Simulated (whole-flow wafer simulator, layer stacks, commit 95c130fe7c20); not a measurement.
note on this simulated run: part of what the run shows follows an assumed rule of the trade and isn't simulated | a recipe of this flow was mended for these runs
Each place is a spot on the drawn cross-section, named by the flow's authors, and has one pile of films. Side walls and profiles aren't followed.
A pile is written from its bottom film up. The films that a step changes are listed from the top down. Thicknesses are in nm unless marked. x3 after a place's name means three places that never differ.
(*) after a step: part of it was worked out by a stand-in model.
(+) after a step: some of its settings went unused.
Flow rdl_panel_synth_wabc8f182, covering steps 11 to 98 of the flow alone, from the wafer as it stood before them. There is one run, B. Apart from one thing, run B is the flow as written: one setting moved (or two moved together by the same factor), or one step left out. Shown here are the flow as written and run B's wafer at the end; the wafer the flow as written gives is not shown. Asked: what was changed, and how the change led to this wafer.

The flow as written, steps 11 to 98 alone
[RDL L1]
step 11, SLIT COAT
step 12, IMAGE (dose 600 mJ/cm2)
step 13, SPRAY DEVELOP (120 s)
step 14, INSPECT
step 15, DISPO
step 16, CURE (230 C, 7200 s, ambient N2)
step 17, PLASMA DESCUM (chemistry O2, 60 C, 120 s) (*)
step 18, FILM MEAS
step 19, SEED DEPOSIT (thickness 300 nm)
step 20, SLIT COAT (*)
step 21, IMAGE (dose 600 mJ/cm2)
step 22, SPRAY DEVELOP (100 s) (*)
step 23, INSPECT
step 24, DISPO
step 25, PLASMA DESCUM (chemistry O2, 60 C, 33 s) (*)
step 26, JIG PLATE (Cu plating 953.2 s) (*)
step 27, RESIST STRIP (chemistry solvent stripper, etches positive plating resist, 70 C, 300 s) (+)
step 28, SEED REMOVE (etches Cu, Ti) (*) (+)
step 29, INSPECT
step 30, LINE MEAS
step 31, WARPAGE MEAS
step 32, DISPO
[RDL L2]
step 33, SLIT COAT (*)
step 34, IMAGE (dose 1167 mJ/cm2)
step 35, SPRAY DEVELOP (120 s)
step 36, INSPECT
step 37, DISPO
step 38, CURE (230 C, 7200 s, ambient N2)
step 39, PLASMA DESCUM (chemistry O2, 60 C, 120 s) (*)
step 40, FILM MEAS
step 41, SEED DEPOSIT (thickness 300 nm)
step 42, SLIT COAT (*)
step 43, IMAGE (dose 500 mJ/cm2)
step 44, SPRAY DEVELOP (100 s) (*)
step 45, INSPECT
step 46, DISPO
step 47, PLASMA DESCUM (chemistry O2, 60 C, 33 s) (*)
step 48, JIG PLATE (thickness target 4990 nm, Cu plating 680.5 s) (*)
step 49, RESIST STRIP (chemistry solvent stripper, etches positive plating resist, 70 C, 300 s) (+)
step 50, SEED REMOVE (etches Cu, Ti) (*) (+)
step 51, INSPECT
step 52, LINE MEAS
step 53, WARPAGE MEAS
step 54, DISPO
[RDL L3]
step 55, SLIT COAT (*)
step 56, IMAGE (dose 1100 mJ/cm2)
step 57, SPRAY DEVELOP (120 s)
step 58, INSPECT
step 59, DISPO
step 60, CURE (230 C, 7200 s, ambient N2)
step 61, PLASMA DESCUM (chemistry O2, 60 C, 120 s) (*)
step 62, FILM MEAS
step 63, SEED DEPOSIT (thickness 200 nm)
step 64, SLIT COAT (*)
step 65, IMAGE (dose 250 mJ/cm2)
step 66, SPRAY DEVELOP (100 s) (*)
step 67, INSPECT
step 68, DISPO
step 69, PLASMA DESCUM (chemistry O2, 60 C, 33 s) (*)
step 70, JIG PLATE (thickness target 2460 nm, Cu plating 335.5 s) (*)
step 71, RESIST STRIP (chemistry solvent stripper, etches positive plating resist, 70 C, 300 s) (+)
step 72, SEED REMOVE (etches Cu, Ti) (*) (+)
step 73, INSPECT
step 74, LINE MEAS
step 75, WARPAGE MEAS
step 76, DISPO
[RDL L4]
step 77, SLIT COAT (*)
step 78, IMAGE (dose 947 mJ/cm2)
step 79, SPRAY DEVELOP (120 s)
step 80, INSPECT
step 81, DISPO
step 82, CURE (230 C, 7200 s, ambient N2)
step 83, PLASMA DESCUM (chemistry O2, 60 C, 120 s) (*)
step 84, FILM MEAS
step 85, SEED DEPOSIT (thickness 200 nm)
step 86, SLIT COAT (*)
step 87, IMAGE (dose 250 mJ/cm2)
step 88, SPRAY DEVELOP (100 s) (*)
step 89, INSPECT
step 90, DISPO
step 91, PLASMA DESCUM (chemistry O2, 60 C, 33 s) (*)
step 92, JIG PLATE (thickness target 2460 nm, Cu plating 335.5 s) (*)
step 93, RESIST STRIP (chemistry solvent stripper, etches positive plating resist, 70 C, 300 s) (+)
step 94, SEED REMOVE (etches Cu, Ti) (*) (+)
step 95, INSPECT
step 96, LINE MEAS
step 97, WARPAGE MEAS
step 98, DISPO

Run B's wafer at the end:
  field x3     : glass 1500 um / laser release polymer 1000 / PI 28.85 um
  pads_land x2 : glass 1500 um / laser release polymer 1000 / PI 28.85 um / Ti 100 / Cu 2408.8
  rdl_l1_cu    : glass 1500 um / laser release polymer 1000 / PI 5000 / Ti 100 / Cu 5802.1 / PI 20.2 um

The reason: step 26, JIG PLATE: Cu plating 800.7 s was run, whereas the flow has Cu plating 953.2 s.

Step by step, how the change led to this:
  step 26, JIG PLATE (Cu plating 953.2 s) (*)
      rdl_l1_cu, rdl_l1_via, rdl_l1_rim, rdl_l2_land, rdl_l2_via: Cu gains 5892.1 (in the flow as written it would be: Cu gains 7014.2)
  step 33, SLIT COAT (*)
      rdl_l1_space: PI gains 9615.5 (in the flow as written it would be: PI gains 10.38 um)
      field x3, rdl_l3_cu, rdl_l3_space and 9 more: PI gains 7802.8 (in the flow as written it would be: PI gains 8062.5)
      (and at 4 other places as well)
  step 42, SLIT COAT (*)
      rdl_l2_cu, rdl_l2_space: ILINE-POS-THICK-GRADE-A gains 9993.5 (new film) (in the flow as written it would be: ILINE-POS-THICK-GRADE-A gains 10.13 um (new film))
      rdl_l1_space: ILINE-POS-THICK-GRADE-A gains 10.37 um (new film) (in the flow as written it would be: ILINE-POS-THICK-GRADE-A gains 10.52 um (new film))
      (and at 3 other places as well)
  step 44, SPRAY DEVELOP (100 s) (*)
      rdl_l2_cu: ILINE-POS-THICK-GRADE-A loses 9993.5 (all of it) (in the flow as written it would be: ILINE-POS-THICK-GRADE-A loses 10.13 um (all of it))
      rdl_l2_land: ILINE-POS-THICK-GRADE-A loses 7291.8 (all of it) (in the flow as written it would be: ILINE-POS-THICK-GRADE-A loses 7139.5 (all of it))
      (and at 1 other place as well)
  step 49, RESIST STRIP (chemistry solvent stripper, etches positive plating resist, 70 C, 300 s) (+)
      rdl_l2_space: ILINE-POS-THICK-GRADE-A loses 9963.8 (all of it) (in the flow as written it would be: ILINE-POS-THICK-GRADE-A loses 10.1 um (all of it))
      rdl_l1_space: ILINE-POS-THICK-GRADE-A loses 10.34 um (all of it) (in the flow as written it would be: ILINE-POS-THICK-GRADE-A loses 10.49 um (all of it))
      (and at 1 other place as well)
  step 55, SLIT COAT (*)
      rdl_l2_cu: PI gains 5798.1 (new film) (in the flow as written it would be: PI gains 5919.4 (new film))
      rdl_l2_space: PI gains 10.44 um (in the flow as written it would be: PI gains 10.58 um)
      (and at 2 other places as well)
